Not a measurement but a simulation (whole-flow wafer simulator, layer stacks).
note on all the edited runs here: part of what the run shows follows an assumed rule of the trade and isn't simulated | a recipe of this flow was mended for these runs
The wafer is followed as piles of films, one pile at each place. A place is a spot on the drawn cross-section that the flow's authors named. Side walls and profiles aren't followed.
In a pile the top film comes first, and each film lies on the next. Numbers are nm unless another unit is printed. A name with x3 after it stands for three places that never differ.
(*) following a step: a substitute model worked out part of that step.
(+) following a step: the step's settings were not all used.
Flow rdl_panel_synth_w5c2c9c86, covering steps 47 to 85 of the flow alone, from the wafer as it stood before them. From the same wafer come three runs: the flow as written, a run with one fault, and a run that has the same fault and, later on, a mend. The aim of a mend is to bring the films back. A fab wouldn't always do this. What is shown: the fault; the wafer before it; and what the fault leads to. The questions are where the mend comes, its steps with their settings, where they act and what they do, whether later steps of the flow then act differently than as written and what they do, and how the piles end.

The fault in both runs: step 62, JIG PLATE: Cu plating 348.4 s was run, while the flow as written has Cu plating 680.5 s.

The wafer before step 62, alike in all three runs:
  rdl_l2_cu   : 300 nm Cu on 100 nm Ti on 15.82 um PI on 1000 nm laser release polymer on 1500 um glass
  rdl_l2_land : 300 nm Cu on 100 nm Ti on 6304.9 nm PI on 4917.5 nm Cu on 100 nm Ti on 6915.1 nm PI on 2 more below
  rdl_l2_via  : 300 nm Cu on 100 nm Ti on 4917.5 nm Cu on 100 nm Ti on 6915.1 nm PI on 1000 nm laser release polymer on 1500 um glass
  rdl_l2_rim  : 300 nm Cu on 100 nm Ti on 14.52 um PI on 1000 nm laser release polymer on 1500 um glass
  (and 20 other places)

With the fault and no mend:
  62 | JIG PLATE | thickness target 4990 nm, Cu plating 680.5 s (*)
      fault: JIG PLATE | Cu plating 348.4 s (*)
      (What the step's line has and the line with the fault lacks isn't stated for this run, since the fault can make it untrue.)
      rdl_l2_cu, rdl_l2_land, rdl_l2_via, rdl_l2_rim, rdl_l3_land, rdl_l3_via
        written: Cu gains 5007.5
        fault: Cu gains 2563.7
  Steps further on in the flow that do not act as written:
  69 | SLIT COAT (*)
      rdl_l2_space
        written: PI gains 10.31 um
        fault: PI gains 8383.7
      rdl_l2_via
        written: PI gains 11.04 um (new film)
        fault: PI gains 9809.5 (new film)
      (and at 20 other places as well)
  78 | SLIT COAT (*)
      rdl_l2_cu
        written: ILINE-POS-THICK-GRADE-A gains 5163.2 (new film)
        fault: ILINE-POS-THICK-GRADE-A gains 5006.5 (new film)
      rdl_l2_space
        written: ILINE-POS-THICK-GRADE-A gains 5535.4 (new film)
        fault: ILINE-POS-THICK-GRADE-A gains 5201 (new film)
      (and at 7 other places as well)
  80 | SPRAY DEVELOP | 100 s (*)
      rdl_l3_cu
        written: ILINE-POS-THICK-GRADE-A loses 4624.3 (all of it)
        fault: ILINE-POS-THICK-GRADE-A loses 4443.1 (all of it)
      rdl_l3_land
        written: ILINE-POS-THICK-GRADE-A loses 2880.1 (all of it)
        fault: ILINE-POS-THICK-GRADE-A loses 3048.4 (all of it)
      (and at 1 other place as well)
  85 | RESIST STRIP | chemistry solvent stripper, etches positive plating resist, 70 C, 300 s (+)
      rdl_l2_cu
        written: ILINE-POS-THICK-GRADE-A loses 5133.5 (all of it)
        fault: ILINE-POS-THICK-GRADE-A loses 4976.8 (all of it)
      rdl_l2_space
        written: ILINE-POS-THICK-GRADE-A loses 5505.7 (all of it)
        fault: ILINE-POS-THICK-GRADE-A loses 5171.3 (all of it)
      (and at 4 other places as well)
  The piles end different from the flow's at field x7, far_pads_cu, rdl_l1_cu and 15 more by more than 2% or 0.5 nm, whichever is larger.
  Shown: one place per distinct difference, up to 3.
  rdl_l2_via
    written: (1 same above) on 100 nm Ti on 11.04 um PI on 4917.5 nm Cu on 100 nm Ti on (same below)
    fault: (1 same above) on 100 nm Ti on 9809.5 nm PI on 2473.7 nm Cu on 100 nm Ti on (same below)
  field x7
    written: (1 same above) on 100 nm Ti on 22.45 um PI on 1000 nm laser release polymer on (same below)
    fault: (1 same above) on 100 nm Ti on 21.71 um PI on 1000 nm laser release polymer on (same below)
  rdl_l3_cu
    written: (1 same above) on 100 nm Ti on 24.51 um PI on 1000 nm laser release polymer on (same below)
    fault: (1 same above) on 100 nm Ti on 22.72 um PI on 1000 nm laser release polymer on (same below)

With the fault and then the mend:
  The mend follows step 62.
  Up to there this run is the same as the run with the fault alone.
  62a | JIG PLATE | Cu plating 332.1 s (*) (the flow's step 62 again, with other settings)
      rdl_l2_cu, rdl_l2_land, rdl_l2_via, rdl_l2_rim, rdl_l3_land, rdl_l3_via
        Cu gains 2443.8
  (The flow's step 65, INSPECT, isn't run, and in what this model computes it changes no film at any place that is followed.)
  None of the later steps of the flow acts differently than as written at any place that is followed.
  The piles end the same as the flow's at every place that both follow.
